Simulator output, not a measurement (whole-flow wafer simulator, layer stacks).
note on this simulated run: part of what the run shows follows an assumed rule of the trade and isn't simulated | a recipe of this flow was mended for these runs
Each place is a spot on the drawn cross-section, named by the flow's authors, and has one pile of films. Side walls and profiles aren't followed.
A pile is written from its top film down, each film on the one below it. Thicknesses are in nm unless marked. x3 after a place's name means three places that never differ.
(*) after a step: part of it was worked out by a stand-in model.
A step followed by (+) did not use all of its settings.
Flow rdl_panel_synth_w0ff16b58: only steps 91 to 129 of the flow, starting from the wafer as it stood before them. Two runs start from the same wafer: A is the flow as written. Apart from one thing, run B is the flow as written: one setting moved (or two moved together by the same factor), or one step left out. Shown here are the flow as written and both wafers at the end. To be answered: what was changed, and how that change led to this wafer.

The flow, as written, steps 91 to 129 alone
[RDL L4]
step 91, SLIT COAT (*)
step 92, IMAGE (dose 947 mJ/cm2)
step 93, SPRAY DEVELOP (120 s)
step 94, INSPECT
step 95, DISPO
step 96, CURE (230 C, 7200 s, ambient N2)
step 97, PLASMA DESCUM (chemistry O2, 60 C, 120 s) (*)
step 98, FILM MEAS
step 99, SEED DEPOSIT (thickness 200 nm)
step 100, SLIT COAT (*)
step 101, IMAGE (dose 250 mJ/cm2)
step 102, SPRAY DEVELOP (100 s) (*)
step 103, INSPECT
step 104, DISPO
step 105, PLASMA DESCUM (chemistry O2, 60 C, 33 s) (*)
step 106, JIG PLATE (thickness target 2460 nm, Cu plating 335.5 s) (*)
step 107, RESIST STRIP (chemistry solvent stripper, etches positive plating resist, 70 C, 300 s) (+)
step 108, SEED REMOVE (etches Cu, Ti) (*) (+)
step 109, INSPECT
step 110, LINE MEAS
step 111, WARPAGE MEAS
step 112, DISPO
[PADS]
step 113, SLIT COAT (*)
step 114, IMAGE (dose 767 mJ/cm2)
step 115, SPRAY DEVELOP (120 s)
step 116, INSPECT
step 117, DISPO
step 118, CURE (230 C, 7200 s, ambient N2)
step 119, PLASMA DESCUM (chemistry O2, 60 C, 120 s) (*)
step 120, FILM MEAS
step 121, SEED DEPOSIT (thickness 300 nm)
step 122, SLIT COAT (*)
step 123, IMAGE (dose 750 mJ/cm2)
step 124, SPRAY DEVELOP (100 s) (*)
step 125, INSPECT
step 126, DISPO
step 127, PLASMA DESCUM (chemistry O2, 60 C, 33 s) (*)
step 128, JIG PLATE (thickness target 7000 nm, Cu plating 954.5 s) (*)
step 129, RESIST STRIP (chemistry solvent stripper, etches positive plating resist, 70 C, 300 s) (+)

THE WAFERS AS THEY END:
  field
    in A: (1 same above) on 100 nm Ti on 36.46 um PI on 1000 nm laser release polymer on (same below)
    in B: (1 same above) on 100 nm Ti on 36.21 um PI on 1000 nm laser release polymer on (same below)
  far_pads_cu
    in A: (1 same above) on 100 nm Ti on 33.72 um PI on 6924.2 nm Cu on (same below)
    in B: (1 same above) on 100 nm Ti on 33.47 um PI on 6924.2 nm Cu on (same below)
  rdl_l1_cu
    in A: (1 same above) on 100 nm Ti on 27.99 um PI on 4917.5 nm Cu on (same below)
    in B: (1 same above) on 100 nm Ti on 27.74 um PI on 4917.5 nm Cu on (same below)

What caused this: step 106, JIG PLATE: Cu plating 243.6 s was run, while the flow as written has Cu plating 335.5 s.

The path from the change to this, step by step:
  step 106, JIG PLATE (thickness target 2460 nm, Cu plating 335.5 s) (*)
      rdl_l4_cu, rdl_l4_land, rdl_l4_via, pads_land, pads_via: A Cu gains 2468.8 | B Cu gains 1792.6
  step 113, SLIT COAT (*)
      field: A PI gains 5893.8 | B PI gains 5643.2
      far_pads_cu: A PI gains 5844.2 | B PI gains 5594.1
      (and at 20 other places as well)
  step 122, SLIT COAT (*)
      rdl_l2_land: A ILINE-POS-THICK-GRADE-A gains 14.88 um (new film) | B ILINE-POS-THICK-GRADE-A gains 14.87 um (new film)
      rdl_l4_cu: A ILINE-POS-THICK-GRADE-A gains 15.12 um (new film) | B ILINE-POS-THICK-GRADE-A gains 14.89 um (new film)
      (and at 7 other places as well)
  step 124, SPRAY DEVELOP (100 s) (*)
      pads_cu: A ILINE-POS-THICK-GRADE-A loses 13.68 um (all of it) | B ILINE-POS-THICK-GRADE-A loses 13.65 um (all of it)
      pads_land: A ILINE-POS-THICK-GRADE-A loses 13.11 um (all of it) | B ILINE-POS-THICK-GRADE-A loses 13.17 um (all of it)
      (and at 1 other place as well)
  step 129, RESIST STRIP (chemistry solvent stripper, etches positive plating resist, 70 C, 300 s) (+)
      rdl_l2_cu, rdl_l2_space: A ILINE-POS-THICK-GRADE-A loses 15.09 um (all of it) | B ILINE-POS-THICK-GRADE-A loses 15.1 um (all of it)
      rdl_l2_land: A ILINE-POS-THICK-GRADE-A loses 14.85 um (all of it) | B ILINE-POS-THICK-GRADE-A loses 14.84 um (all of it)
      (and at 5 other places as well)
